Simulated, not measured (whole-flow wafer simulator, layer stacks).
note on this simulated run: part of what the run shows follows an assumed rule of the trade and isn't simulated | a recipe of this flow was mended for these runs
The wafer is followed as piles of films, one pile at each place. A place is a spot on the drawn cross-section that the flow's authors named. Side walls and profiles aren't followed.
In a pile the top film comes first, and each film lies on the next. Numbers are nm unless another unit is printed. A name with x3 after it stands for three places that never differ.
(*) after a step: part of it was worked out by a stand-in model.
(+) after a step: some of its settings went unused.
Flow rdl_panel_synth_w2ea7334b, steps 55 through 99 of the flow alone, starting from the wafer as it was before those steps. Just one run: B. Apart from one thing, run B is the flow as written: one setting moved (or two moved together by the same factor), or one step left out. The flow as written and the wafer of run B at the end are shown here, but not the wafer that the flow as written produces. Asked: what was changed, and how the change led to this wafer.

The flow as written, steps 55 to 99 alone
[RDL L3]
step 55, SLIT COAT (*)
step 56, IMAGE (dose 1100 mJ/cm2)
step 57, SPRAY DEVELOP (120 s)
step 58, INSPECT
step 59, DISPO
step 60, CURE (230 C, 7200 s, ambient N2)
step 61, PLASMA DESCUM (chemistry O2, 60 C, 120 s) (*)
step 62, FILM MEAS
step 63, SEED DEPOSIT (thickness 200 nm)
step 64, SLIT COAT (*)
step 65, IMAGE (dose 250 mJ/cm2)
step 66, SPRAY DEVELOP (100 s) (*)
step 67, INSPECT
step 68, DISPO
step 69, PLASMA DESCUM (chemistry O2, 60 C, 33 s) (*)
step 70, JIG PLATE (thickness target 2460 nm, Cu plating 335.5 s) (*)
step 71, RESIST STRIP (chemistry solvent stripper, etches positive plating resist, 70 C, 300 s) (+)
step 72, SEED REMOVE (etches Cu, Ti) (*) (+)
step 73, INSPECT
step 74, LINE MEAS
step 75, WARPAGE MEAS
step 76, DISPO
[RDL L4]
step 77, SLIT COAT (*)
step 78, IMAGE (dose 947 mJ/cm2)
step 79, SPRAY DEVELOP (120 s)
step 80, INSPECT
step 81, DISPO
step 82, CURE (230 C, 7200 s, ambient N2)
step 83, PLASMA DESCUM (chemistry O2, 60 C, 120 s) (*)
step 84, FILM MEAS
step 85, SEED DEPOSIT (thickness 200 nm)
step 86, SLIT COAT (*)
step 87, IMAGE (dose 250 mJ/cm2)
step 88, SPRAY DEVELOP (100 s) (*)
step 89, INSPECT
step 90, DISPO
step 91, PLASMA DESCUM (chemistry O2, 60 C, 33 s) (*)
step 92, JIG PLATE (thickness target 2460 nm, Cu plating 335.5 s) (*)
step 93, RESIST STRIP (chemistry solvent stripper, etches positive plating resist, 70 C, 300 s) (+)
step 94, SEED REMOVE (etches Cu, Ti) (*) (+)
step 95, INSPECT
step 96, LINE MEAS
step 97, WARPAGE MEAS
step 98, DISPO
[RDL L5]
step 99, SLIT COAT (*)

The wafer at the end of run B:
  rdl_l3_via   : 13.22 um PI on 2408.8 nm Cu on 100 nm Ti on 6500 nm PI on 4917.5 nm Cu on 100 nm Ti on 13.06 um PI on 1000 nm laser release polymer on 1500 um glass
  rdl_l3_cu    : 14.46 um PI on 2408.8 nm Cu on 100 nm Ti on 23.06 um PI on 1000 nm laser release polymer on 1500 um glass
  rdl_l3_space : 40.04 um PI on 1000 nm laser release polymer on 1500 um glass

Cause: step 57, SPRAY DEVELOP: 120 s, was skipped.

Step by step, how the change led to this:
  step 64, SLIT COAT (*)
      rdl_l3_cu, rdl_l3_space: ILINE-POS-THICK-GRADE-A gains 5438 (new film) (as written it would have been: ILINE-POS-THICK-GRADE-A gains 4624.3 (new film))
      rdl_l2_rim: ILINE-POS-THICK-GRADE-A gains 4816.6 (new film) (as written it would have been: ILINE-POS-THICK-GRADE-A gains 3695.4 (new film))
      (also at 2 further places)
  step 66, SPRAY DEVELOP (100 s) (*)
      rdl_l3_cu: ILINE-POS-THICK-GRADE-A loses 5438 (all of it) (as written it would have been: ILINE-POS-THICK-GRADE-A loses 4624.3 (all of it))
      rdl_l3_land: ILINE-POS-THICK-GRADE-A loses 4579.7 (all of it) (as written it would have been: ILINE-POS-THICK-GRADE-A loses 2880.1 (all of it))
      (also at 1 further place)
  step 71, RESIST STRIP (chemistry solvent stripper, etches positive plating resist, 70 C, 300 s) (+)
      rdl_l3_space: ILINE-POS-THICK-GRADE-A loses 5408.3 (all of it) (as written it would have been: ILINE-POS-THICK-GRADE-A loses 4594.6 (all of it))
      rdl_l2_rim: ILINE-POS-THICK-GRADE-A loses 4786.9 (all of it) (as written it would have been: ILINE-POS-THICK-GRADE-A loses 3665.7 (all of it))
  step 77, SLIT COAT (*)
      rdl_l3_via: PI gains 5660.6 (new film) (as written it would have been: PI gains 11.89 um (new film))
      rdl_l3_land: PI gains 5612.1 (new film) (as written it would have been: PI gains 5476.5 (new film))
  step 86, SLIT COAT (*)
      rdl_l3_via: ILINE-POS-THICK-GRADE-A gains 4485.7 (new film) (as written it would have been: ILINE-POS-THICK-GRADE-A gains 4627.8 (new film))
  step 93, RESIST STRIP (chemistry solvent stripper, etches positive plating resist, 70 C, 300 s) (+)
      rdl_l3_via: ILINE-POS-THICK-GRADE-A loses 4456 (all of it) (as written it would have been: ILINE-POS-THICK-GRADE-A loses 4598.1 (all of it))
Taking metal films that touch as one body, rdl_l3_via has 2 bodies (between them, from the top down: PI 6500); the flow as written gives 1 body.
